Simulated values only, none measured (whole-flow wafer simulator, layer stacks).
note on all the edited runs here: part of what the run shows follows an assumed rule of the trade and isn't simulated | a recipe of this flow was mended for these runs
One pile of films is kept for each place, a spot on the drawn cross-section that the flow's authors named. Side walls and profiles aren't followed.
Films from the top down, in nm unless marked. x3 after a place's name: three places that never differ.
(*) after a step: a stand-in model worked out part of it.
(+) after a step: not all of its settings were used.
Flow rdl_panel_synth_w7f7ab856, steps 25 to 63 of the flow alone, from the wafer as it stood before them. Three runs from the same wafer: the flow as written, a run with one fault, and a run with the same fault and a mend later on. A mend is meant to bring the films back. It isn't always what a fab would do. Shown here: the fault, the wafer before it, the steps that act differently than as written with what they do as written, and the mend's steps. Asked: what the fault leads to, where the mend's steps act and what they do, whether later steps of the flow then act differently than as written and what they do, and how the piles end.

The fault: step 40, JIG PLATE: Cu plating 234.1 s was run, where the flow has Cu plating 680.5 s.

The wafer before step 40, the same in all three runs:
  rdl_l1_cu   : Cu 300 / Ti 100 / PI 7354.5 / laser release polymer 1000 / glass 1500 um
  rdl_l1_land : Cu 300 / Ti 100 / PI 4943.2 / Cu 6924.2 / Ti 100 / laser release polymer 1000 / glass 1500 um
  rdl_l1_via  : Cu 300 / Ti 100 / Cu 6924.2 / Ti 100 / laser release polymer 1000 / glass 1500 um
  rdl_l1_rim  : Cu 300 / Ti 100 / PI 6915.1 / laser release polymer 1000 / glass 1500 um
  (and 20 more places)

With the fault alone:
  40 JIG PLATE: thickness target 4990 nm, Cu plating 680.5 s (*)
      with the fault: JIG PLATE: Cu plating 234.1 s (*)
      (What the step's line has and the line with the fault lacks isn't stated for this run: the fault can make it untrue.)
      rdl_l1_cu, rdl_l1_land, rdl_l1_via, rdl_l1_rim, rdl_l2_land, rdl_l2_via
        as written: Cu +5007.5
        with the fault: Cu +1722.7
  Later steps of the flow that act differently than as written:
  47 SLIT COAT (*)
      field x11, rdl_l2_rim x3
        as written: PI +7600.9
        with the fault: PI +6871.8
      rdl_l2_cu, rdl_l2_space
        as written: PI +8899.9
        with the fault: PI +7310
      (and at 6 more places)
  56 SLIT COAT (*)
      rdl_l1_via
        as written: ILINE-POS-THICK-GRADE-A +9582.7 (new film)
        with the fault: ILINE-POS-THICK-GRADE-A +10.21 um (new film)
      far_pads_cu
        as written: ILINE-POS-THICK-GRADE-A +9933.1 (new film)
        with the fault: ILINE-POS-THICK-GRADE-A +9496.8 (new film)
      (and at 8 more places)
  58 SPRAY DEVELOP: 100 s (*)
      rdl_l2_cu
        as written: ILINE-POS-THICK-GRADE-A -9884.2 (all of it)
        with the fault: ILINE-POS-THICK-GRADE-A -9445.6 (all of it)
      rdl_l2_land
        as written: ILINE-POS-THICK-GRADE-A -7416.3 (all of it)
        with the fault: ILINE-POS-THICK-GRADE-A -7914.8 (all of it)
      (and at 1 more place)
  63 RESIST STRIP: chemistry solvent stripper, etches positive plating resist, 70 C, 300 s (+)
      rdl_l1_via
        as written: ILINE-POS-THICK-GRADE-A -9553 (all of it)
        with the fault: ILINE-POS-THICK-GRADE-A -10.18 um (all of it)
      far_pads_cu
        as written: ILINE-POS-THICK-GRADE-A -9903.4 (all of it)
        with the fault: ILINE-POS-THICK-GRADE-A -9467.1 (all of it)
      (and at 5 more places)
  At the end the piles differ from the flow's by more than 2% or 0.5 nm, whichever is larger, at field x11, far_pads_cu, rdl_l1_cu and 11 more.
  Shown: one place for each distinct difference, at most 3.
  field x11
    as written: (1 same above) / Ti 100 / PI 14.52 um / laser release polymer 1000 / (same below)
    with the fault: (1 same above) / Ti 100 / PI 13.79 um / laser release polymer 1000 / (same below)
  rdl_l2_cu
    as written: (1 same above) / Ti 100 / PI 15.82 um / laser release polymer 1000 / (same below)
    with the fault: (1 same above) / Ti 100 / PI 14.23 um / laser release polymer 1000 / (same below)
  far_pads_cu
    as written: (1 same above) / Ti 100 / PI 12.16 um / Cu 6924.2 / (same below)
    with the fault: (1 same above) / Ti 100 / PI 10.59 um / Cu 6924.2 / (same below)

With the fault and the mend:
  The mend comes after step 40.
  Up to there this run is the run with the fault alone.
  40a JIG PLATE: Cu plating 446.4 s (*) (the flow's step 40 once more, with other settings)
      rdl_l1_cu, rdl_l1_land, rdl_l1_via, rdl_l1_rim, rdl_l2_land, rdl_l2_via
        Cu +3284.9
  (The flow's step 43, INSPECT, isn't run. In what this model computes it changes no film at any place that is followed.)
  No later step of the flow acts differently than as written at any place that is followed.
  At the end the piles are the same as the flow's at every place that both follow.
